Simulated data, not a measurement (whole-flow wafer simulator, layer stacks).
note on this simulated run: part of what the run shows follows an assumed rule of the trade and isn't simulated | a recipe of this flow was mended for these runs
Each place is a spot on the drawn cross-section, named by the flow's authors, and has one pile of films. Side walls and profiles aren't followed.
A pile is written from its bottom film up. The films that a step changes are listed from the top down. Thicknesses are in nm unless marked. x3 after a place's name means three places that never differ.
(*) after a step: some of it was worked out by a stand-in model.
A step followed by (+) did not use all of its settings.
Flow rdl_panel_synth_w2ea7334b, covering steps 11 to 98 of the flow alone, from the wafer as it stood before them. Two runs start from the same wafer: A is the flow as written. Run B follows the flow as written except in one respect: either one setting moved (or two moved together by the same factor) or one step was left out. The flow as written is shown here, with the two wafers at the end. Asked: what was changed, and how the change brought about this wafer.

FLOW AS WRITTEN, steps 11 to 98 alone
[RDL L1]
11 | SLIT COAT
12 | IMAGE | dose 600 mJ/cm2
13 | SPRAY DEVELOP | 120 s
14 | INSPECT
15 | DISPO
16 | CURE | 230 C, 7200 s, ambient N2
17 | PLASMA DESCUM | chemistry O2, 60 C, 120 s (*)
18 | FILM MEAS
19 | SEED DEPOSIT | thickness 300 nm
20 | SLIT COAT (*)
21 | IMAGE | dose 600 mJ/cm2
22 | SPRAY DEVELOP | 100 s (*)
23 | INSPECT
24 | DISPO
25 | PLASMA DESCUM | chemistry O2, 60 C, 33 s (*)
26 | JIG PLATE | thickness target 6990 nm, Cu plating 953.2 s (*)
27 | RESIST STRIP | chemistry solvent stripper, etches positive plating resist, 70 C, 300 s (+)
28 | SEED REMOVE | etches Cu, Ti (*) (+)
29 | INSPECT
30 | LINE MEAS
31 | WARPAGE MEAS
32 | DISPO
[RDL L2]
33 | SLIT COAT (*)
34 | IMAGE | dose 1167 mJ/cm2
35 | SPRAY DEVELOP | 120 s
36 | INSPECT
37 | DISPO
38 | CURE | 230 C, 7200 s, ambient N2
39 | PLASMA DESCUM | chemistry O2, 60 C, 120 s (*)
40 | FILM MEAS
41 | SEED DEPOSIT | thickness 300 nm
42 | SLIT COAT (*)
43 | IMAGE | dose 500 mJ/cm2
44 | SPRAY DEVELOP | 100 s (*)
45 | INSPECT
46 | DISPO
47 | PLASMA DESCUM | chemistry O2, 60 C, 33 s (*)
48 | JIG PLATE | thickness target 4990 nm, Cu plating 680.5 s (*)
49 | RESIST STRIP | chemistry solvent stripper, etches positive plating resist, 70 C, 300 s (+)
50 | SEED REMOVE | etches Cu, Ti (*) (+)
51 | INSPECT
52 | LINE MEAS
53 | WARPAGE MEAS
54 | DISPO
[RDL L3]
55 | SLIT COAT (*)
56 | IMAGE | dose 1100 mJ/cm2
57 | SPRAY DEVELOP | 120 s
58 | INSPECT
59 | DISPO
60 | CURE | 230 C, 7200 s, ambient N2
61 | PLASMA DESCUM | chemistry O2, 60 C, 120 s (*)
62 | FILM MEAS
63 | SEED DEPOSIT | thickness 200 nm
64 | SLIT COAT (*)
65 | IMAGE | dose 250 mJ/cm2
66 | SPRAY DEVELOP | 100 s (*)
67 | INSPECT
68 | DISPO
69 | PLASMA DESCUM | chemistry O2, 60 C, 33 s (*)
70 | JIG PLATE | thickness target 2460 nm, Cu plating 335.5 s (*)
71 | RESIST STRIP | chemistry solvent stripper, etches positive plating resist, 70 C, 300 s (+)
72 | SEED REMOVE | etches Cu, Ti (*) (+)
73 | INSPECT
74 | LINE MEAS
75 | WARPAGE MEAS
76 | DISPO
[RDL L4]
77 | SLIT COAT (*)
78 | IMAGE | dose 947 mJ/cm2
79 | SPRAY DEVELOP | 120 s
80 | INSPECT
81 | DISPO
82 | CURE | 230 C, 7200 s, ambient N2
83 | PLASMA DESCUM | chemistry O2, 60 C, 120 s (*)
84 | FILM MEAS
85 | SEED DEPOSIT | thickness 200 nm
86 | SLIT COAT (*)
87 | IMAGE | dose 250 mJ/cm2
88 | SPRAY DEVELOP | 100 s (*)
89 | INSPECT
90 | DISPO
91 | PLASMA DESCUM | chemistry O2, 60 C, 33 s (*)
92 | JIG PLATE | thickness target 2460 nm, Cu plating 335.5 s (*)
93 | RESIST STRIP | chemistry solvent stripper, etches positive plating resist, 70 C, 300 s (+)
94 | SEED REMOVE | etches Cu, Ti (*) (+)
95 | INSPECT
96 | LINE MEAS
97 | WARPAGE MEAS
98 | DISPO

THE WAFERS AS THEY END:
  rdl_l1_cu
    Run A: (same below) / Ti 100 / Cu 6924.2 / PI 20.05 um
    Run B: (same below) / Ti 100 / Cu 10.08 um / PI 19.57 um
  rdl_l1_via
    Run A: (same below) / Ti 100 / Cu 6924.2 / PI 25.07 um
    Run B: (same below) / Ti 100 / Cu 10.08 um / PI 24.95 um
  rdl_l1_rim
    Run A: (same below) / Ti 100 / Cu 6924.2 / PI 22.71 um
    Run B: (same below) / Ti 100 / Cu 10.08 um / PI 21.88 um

Cause: step 26, JIG PLATE: Cu plating 1382 s was run, though the flow has Cu plating 953.2 s.

Step by step, how the change led to this:
  26 | JIG PLATE | thickness target 6990 nm, Cu plating 953.2 s (*)
      rdl_l1_cu, rdl_l1_via, rdl_l1_rim, rdl_l2_land, rdl_l2_via: A Cu gains 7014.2 | B Cu gains 10.17 um
  33 | SLIT COAT (*)
      rdl_l2_cu, rdl_l2_space: A PI gains 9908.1 | B PI gains 11.56 um
      field x7, rdl_l3_cu, rdl_l3_space and 9 more: A PI gains 8062.5 | B PI gains 8815.5
      (and at 5 other places as well)
  42 | SLIT COAT (*)
      rdl_l1_via: A ILINE-POS-THICK-GRADE-A gains 10.08 um (new film) | B ILINE-POS-THICK-GRADE-A gains 9661.3 (new film)
      rdl_l2_cu, rdl_l2_space: A ILINE-POS-THICK-GRADE-A gains 10.13 um (new film) | B ILINE-POS-THICK-GRADE-A gains 10.47 um (new film)
      (and at 4 other places as well)
  44 | SPRAY DEVELOP | 100 s (*)
      rdl_l2_cu: A ILINE-POS-THICK-GRADE-A loses 10.13 um (all of it) | B ILINE-POS-THICK-GRADE-A loses 10.47 um (all of it)
      rdl_l2_land: A ILINE-POS-THICK-GRADE-A loses 7139.5 (all of it) | B ILINE-POS-THICK-GRADE-A loses 6744.9 (all of it)
      (and at 1 other place as well)
  49 | RESIST STRIP | chemistry solvent stripper, etches positive plating resist, 70 C, 300 s (+)
      rdl_l1_via: A ILINE-POS-THICK-GRADE-A loses 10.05 um (all of it) | B ILINE-POS-THICK-GRADE-A loses 9631.6 (all of it)
      rdl_l1_space: A ILINE-POS-THICK-GRADE-A loses 10.49 um (all of it) | B ILINE-POS-THICK-GRADE-A loses 10.87 um (all of it)
      (and at 2 other places as well)
  55 | SLIT COAT (*)
      rdl_l1_space: A PI gains 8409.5 | B PI gains 8734.8
      rdl_l1_via: A PI gains 8010.4 | B PI gains 7657.1
      (and at 5 other places as well)
  64 | SLIT COAT (*)
      rdl_l1_space: A ILINE-POS-THICK-GRADE-A gains 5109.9 (new film) | B ILINE-POS-THICK-GRADE-A gains 5254.1 (new film)
      rdl_l1_via: A ILINE-POS-THICK-GRADE-A gains 4989.6 (new film) | B ILINE-POS-THICK-GRADE-A gains 4774.3 (new film)
      (and at 4 other places as well)
  71 | RESIST STRIP | chemistry solvent stripper, etches positive plating resist, 70 C, 300 s (+)
      rdl_l1_space: A ILINE-POS-THICK-GRADE-A loses 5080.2 (all of it) | B ILINE-POS-THICK-GRADE-A loses 5224.4 (all of it)
      rdl_l1_via: A ILINE-POS-THICK-GRADE-A loses 4959.9 (all of it) | B ILINE-POS-THICK-GRADE-A loses 4744.6 (all of it)
      (and at 4 other places as well)
  77 | SLIT COAT (*)
      rdl_l1_via: A PI gains 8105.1 | B PI gains 7899.8
      rdl_l2_cu: A PI gains 8370 | B PI gains 8545.1
      (and at 2 other places as well)
  86 | SLIT COAT (*)
      rdl_l1_via: A ILINE-POS-THICK-GRADE-A gains 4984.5 (new film) | B ILINE-POS-THICK-GRADE-A gains 4866.2 (new film)
      rdl_l2_via: A ILINE-POS-THICK-GRADE-A gains 4655.1 (new film) | B ILINE-POS-THICK-GRADE-A gains 4547.8 (new film)
  93 | RESIST STRIP | chemistry solvent stripper, etches positive plating resist, 70 C, 300 s (+)
      rdl_l1_via: A ILINE-POS-THICK-GRADE-A loses 4954.8 (all of it) | B ILINE-POS-THICK-GRADE-A loses 4836.5 (all of it)
      rdl_l2_via: A ILINE-POS-THICK-GRADE-A loses 4625.4 (all of it) | B ILINE-POS-THICK-GRADE-A loses 4518.1 (all of it)
